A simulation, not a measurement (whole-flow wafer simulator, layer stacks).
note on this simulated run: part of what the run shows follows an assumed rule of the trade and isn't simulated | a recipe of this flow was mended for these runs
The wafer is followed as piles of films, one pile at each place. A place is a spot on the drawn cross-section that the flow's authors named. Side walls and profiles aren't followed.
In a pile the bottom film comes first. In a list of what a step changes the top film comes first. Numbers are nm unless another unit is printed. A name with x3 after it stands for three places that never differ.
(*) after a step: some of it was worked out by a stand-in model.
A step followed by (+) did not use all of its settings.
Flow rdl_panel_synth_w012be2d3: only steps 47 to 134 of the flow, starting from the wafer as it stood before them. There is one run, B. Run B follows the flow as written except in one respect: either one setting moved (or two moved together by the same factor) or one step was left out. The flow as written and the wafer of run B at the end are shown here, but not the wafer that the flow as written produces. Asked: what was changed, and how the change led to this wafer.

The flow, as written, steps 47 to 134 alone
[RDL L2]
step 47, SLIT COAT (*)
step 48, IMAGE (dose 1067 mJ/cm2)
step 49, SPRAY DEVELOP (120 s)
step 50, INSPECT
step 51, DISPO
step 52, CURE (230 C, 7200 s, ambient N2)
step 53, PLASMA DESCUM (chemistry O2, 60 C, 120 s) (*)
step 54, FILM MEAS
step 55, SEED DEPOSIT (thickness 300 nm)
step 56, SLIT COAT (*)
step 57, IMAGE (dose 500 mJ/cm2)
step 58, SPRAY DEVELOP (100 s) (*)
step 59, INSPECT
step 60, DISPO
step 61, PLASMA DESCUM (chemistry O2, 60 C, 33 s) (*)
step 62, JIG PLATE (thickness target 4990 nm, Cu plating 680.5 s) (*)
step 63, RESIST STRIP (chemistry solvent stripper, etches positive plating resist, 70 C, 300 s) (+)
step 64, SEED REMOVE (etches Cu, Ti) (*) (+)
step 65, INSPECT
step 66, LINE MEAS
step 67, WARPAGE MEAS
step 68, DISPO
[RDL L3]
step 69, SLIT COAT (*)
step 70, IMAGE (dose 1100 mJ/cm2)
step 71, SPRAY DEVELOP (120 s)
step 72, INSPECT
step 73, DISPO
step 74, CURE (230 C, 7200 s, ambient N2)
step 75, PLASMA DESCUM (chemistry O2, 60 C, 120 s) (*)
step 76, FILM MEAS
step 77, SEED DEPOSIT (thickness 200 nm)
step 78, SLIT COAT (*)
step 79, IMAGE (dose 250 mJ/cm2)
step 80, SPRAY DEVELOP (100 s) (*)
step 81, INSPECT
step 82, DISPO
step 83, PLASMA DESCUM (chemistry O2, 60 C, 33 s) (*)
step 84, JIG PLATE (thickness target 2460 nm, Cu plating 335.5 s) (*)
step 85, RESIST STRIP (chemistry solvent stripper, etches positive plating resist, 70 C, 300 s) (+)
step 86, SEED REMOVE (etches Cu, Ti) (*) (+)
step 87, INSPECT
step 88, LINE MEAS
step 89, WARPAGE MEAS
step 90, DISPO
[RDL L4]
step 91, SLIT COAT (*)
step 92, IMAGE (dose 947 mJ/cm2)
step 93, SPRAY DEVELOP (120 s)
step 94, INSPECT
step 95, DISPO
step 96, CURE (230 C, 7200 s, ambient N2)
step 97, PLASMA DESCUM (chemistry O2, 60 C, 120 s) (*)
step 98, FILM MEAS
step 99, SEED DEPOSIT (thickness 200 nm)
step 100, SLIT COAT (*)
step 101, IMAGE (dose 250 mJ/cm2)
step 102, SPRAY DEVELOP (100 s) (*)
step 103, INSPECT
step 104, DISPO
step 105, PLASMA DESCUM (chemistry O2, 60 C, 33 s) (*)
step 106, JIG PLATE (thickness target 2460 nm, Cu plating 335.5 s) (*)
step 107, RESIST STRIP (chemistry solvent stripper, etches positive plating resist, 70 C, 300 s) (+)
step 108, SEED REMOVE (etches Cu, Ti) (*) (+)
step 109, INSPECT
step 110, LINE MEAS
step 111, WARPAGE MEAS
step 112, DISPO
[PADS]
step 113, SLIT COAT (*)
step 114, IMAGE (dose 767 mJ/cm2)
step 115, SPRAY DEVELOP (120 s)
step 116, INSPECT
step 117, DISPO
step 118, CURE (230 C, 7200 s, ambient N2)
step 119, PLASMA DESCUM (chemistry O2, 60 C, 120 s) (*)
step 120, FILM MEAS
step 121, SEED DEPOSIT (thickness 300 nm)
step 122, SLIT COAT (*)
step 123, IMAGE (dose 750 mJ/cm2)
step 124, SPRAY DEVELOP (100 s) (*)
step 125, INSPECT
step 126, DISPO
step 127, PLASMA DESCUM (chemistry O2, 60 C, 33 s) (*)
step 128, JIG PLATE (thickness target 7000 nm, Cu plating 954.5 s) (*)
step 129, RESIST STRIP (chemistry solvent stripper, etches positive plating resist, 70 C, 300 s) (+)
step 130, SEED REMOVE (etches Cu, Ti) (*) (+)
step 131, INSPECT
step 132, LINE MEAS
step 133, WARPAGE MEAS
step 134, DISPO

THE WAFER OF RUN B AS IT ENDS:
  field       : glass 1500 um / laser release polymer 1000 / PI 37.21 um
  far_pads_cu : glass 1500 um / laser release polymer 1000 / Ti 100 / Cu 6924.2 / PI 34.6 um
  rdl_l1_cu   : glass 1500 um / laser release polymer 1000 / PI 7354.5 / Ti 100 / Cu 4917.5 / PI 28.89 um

The reason: step 62, JIG PLATE: Cu plating 986.7 s was run, though the flow has Cu plating 680.5 s.

How this came from the change, step by step:
  step 62, JIG PLATE (thickness target 4990 nm, Cu plating 680.5 s) (*)
      rdl_l2_cu, rdl_l2_land, rdl_l2_via, rdl_l2_rim, rdl_l3_land, rdl_l3_via: Cu gains 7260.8 (as written it would have been: Cu gains 5007.5)
  step 69, SLIT COAT (*)
      rdl_l3_cu, rdl_l3_space: PI gains 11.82 um (as written it would have been: PI gains 9998.1)
      rdl_l1_rim: PI gains 11.17 um (as written it would have been: PI gains 9339.9)
      (as well as at 18 more places)
  step 78, SLIT COAT (*)
      rdl_l3_cu, rdl_l3_space: ILINE-POS-THICK-GRADE-A gains 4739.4 (new film) (as written it would have been: ILINE-POS-THICK-GRADE-A gains 4624.3 (new film))
      rdl_l2_space: ILINE-POS-THICK-GRADE-A gains 5747.7 (new film) (as written it would have been: ILINE-POS-THICK-GRADE-A gains 5535.4 (new film))
      (as well as at 4 more places)
  step 80, SPRAY DEVELOP (100 s) (*)
      rdl_l3_cu: ILINE-POS-THICK-GRADE-A loses 4739.4 (all of it) (as written it would have been: ILINE-POS-THICK-GRADE-A loses 4624.3 (all of it))
      rdl_l3_land: ILINE-POS-THICK-GRADE-A loses 2773.1 (all of it) (as written it would have been: ILINE-POS-THICK-GRADE-A loses 2880.1 (all of it))
  step 85, RESIST STRIP (chemistry solvent stripper, etches positive plating resist, 70 C, 300 s) (+)
      rdl_l2_space: ILINE-POS-THICK-GRADE-A loses 5718 (all of it) (as written it would have been: ILINE-POS-THICK-GRADE-A loses 5505.7 (all of it))
      rdl_l1_rim: ILINE-POS-THICK-GRADE-A loses 5259.5 (all of it) (as written it would have been: ILINE-POS-THICK-GRADE-A loses 5069.9 (all of it))
      (as well as at 3 more places)
  step 91, SLIT COAT (*)
      far_pads_cu: PI gains 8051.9 (as written it would have been: PI gains 7829.7)
      rdl_l1_cu: PI gains 8333.2 (as written it would have been: PI gains 8062.8)
      (as well as at 9 more places)
  step 100, SLIT COAT (*)
      rdl_l1_cu: ILINE-POS-THICK-GRADE-A gains 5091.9 (new film) (as written it would have been: ILINE-POS-THICK-GRADE-A gains 5202.8 (new film))
      rdl_l1_space: ILINE-POS-THICK-GRADE-A gains 5091.4 (new film) (as written it would have been: ILINE-POS-THICK-GRADE-A gains 5250.1 (new film))
      (as well as at 1 more place)
  step 107, RESIST STRIP (chemistry solvent stripper, etches positive plating resist, 70 C, 300 s) (+)
      rdl_l1_cu: ILINE-POS-THICK-GRADE-A loses 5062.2 (all of it) (as written it would have been: ILINE-POS-THICK-GRADE-A loses 5173.1 (all of it))
      rdl_l1_space: ILINE-POS-THICK-GRADE-A loses 5061.7 (all of it) (as written it would have been: ILINE-POS-THICK-GRADE-A loses 5220.4 (all of it))
      (as well as at 1 more place)
  step 113, SLIT COAT (*)
      rdl_l1_cu: PI gains 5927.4 (as written it would have been: PI gains 6055.6)
      rdl_l1_space: PI gains 5938.5 (as written it would have been: PI gains 6102.4)
      (as well as at 1 more place)
  step 122, SLIT COAT (*)
      rdl_l2_cu, rdl_l2_space: ILINE-POS-THICK-GRADE-A gains 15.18 um (new film) (as written it would have been: ILINE-POS-THICK-GRADE-A gains 15.12 um (new film))
      rdl_l1_via: ILINE-POS-THICK-GRADE-A gains 14.81 um (new film) (as written it would have been: ILINE-POS-THICK-GRADE-A gains 14.8 um (new film))
      (as well as at 7 more places)
  step 129, RESIST STRIP (chemistry solvent stripper, etches positive plating resist, 70 C, 300 s) (+)
      rdl_l2_cu, rdl_l2_space: ILINE-POS-THICK-GRADE-A loses 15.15 um (all of it) (as written it would have been: ILINE-POS-THICK-GRADE-A loses 15.09 um (all of it))
      rdl_l1_via: ILINE-POS-THICK-GRADE-A loses 14.78 um (all of it) (as written it would have been: ILINE-POS-THICK-GRADE-A loses 14.77 um (all of it))
      (as well as at 7 more places)
